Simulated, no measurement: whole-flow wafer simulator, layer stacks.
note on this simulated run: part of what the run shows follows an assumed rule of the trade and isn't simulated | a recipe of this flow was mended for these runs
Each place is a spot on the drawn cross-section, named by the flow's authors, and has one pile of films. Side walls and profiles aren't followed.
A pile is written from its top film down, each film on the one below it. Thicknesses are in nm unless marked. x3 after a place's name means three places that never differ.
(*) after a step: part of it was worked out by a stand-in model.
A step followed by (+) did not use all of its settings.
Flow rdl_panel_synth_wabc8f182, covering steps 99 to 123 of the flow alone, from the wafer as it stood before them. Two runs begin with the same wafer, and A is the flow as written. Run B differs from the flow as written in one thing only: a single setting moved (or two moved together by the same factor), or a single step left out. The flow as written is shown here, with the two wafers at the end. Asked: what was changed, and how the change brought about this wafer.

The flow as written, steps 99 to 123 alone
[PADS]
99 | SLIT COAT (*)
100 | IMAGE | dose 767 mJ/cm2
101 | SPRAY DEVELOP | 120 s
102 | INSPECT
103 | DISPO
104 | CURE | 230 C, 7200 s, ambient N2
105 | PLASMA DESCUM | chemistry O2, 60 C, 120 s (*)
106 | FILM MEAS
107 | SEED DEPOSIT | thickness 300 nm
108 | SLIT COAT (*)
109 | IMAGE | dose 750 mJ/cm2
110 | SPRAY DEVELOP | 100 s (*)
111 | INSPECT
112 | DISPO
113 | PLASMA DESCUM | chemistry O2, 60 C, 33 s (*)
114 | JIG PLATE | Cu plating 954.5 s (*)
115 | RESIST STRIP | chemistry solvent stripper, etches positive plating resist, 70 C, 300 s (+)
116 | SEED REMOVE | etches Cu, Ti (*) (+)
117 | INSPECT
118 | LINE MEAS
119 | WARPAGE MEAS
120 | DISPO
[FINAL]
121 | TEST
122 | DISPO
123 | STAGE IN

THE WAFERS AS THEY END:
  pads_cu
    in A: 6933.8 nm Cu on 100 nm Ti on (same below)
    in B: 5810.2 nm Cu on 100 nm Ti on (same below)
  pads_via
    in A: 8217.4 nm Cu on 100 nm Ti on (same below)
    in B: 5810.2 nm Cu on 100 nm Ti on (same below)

The reason: step 114, JIG PLATE: Cu plating 801.8 s was run, though the flow has Cu plating 954.5 s.

How this came from the change, step by step:
  114 | JIG PLATE | Cu plating 954.5 s (*)
      pads_cu, pads_land: A Cu gains 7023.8 | B Cu gains 5900.2
      pads_via: A Cu gains 8307.4 | B Cu gains 5900.2
